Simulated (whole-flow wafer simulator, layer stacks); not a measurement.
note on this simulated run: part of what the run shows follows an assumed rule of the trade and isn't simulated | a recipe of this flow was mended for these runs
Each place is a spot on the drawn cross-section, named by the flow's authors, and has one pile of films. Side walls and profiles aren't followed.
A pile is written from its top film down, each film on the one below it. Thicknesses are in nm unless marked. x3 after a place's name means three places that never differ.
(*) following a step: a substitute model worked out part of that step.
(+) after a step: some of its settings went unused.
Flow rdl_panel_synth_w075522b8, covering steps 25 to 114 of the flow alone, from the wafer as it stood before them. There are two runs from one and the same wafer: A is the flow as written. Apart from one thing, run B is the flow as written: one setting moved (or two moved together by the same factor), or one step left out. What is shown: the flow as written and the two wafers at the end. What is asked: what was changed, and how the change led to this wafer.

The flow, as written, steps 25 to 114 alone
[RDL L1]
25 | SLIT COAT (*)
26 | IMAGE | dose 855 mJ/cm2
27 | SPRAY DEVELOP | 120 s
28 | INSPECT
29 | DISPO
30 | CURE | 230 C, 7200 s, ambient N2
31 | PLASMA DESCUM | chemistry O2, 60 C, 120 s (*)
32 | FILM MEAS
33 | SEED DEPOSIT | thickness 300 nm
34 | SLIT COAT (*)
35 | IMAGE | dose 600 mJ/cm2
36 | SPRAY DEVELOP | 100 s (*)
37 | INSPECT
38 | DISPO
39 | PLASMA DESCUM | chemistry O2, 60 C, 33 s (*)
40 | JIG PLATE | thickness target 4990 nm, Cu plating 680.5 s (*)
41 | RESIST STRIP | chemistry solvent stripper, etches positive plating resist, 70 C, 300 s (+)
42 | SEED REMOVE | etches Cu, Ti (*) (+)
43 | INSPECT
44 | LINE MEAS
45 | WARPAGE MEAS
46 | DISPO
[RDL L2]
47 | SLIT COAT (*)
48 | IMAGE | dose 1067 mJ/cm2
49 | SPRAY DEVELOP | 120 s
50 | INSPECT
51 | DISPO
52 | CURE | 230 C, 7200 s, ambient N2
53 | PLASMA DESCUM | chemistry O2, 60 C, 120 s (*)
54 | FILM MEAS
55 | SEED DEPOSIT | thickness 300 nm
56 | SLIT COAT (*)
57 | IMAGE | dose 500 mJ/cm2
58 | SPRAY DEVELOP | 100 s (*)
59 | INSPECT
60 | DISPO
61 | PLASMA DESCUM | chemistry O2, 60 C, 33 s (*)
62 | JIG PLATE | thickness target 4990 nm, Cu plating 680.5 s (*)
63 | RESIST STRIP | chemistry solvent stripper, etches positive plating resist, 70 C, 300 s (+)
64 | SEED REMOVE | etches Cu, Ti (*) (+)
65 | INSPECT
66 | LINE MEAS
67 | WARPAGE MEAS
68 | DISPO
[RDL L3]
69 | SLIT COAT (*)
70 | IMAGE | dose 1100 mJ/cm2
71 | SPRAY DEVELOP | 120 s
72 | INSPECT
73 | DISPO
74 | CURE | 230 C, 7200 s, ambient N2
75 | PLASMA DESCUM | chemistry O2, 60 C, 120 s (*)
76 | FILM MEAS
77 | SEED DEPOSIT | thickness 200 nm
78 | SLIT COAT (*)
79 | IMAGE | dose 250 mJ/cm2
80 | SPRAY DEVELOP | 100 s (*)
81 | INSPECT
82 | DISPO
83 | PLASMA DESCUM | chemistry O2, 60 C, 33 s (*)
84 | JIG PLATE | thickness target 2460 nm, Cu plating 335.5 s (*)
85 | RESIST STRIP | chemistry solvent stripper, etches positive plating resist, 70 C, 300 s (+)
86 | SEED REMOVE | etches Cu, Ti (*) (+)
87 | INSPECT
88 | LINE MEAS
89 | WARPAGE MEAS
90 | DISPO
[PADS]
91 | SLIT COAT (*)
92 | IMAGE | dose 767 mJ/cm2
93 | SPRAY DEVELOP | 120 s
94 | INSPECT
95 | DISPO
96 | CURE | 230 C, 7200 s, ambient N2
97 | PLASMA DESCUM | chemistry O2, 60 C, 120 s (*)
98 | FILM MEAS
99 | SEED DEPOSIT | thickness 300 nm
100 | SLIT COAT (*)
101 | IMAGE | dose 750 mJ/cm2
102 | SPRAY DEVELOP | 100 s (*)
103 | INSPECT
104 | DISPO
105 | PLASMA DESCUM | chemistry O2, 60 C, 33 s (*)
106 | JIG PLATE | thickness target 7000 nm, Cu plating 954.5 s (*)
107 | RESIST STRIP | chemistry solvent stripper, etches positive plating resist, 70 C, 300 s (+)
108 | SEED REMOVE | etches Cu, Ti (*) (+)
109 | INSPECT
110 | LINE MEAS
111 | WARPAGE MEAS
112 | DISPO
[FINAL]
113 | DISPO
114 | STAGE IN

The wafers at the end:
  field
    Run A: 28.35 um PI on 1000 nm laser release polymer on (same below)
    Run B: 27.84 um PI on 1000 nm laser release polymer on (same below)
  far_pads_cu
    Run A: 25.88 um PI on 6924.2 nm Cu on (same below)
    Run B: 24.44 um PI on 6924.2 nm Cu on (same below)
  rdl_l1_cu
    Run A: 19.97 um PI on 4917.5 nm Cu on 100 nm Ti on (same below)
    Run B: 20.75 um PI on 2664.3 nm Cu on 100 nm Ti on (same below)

What caused this: step 40, JIG PLATE: Cu plating 374.3 s was run, while the flow as written has Cu plating 680.5 s.

The path from the change to this, step by step:
  40 | JIG PLATE | thickness target 4990 nm, Cu plating 680.5 s (*)
      rdl_l1_cu, rdl_l1_land, rdl_l1_via, rdl_l1_rim, rdl_l2_land, rdl_l2_via: A Cu gains 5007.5 | B Cu gains 2754.3
  47 | SLIT COAT (*)
      field, rdl_l3_cu, rdl_l3_space and 7 more: A PI gains 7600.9 | B PI gains 7097.4
      rdl_l2_cu, rdl_l2_space: A PI gains 8899.9 | B PI gains 7801.6
      (and at 5 other places as well)
  56 | SLIT COAT (*)
      rdl_l1_via: A ILINE-POS-THICK-GRADE-A gains 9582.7 (new film) | B ILINE-POS-THICK-GRADE-A gains 10.01 um (new film)
      rdl_l2_cu, rdl_l2_space: A ILINE-POS-THICK-GRADE-A gains 9884.2 (new film) | B ILINE-POS-THICK-GRADE-A gains 9589.2 (new film)
      (and at 7 other places as well)
  58 | SPRAY DEVELOP | 100 s (*)
      rdl_l2_cu: A ILINE-POS-THICK-GRADE-A loses 9884.2 (all of it) | B ILINE-POS-THICK-GRADE-A loses 9589.2 (all of it)
      rdl_l2_land: A ILINE-POS-THICK-GRADE-A loses 7416.3 (all of it) | B ILINE-POS-THICK-GRADE-A loses 7752 (all of it)
      (and at 1 other place as well)
  63 | RESIST STRIP | chemistry solvent stripper, etches positive plating resist, 70 C, 300 s (+)
      far_pads_cu: A ILINE-POS-THICK-GRADE-A loses 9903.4 (all of it) | B ILINE-POS-THICK-GRADE-A loses 9609.4 (all of it)
      rdl_l1_cu: A ILINE-POS-THICK-GRADE-A loses 10.01 um (all of it) | B ILINE-POS-THICK-GRADE-A loses 10.2 um (all of it)
      (and at 5 other places as well)
  69 | SLIT COAT (*)
      rdl_l2_space: A PI gains 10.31 um | B PI gains 9910.6
      far_pads_cu: A PI gains 7887 | B PI gains 7619.9
      (and at 8 other places as well)
  78 | SLIT COAT (*)
      far_pads_cu: A ILINE-POS-THICK-GRADE-A gains 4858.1 (new film) | B ILINE-POS-THICK-GRADE-A gains 4758.4 (new film)
      rdl_l1_land: A ILINE-POS-THICK-GRADE-A gains 4415.5 (new film) | B ILINE-POS-THICK-GRADE-A gains 4540.5 (new film)
      (and at 4 other places as well)
  85 | RESIST STRIP | chemistry solvent stripper, etches positive plating resist, 70 C, 300 s (+)
      far_pads_cu: A ILINE-POS-THICK-GRADE-A loses 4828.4 (all of it) | B ILINE-POS-THICK-GRADE-A loses 4728.7 (all of it)
      rdl_l1_land: A ILINE-POS-THICK-GRADE-A loses 4385.8 (all of it) | B ILINE-POS-THICK-GRADE-A loses 4510.8 (all of it)
      (and at 4 other places as well)
  91 | SLIT COAT (*)
      rdl_l1_via: A PI gains 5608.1 | B PI gains 5797.6
      rdl_l2_cu: A PI gains 6011.4 | B PI gains 5837.4
      (and at 2 other places as well)
  100 | SLIT COAT (*)
      far_pads_cu: A ILINE-POS-THICK-GRADE-A gains 14.95 um (new film) | B ILINE-POS-THICK-GRADE-A gains 14.8 um (new film)
      rdl_l1_cu: A ILINE-POS-THICK-GRADE-A gains 15.24 um (new film) | B ILINE-POS-THICK-GRADE-A gains 15.09 um (new film)
      (and at 8 other places as well)
  107 | RESIST STRIP | chemistry solvent stripper, etches positive plating resist, 70 C, 300 s (+)
      far_pads_cu: A ILINE-POS-THICK-GRADE-A loses 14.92 um (all of it) | B ILINE-POS-THICK-GRADE-A loses 14.77 um (all of it)
      rdl_l1_cu: A ILINE-POS-THICK-GRADE-A loses 15.21 um (all of it) | B ILINE-POS-THICK-GRADE-A loses 15.06 um (all of it)
      (and at 8 other places as well)
